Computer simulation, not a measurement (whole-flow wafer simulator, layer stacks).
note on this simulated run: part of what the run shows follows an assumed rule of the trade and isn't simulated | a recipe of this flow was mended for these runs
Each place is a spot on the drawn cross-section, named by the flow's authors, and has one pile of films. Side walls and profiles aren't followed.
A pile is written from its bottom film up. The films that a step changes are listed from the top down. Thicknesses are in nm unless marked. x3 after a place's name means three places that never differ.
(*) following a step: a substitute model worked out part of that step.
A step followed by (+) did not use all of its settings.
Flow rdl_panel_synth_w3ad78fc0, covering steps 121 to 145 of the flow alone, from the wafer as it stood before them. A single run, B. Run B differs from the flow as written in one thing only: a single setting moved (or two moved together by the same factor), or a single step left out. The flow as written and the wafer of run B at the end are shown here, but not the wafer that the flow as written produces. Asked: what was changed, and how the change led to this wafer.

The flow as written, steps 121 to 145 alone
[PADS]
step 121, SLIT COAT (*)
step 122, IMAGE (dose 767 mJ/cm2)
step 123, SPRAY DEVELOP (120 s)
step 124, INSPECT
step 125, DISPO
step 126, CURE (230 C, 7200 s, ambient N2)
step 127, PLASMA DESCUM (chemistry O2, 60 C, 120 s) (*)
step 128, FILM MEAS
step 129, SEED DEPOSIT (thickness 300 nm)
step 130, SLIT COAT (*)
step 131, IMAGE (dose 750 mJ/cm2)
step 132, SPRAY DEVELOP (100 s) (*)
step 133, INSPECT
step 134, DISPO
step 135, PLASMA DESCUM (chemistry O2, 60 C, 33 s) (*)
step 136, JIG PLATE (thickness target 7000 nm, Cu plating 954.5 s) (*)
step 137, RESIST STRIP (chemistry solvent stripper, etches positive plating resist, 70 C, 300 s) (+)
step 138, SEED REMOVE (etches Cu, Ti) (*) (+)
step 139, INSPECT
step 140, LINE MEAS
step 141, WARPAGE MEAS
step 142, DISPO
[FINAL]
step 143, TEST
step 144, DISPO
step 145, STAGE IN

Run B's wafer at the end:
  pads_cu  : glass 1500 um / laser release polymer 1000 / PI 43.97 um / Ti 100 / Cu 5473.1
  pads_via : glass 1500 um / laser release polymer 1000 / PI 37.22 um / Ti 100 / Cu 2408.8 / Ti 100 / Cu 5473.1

The reason: step 136, JIG PLATE: Cu plating 756 s was run, while the flow as written has Cu plating 954.5 s.

The path from the change to this, step by step:
  step 136, JIG PLATE (thickness target 7000 nm, Cu plating 954.5 s) (*)
      pads_cu, pads_land: Cu gains 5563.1 (it would be, as written: Cu gains 7023.8)
      pads_via: Cu gains 5563.1 (it would be, as written: Cu gains 8307.4)
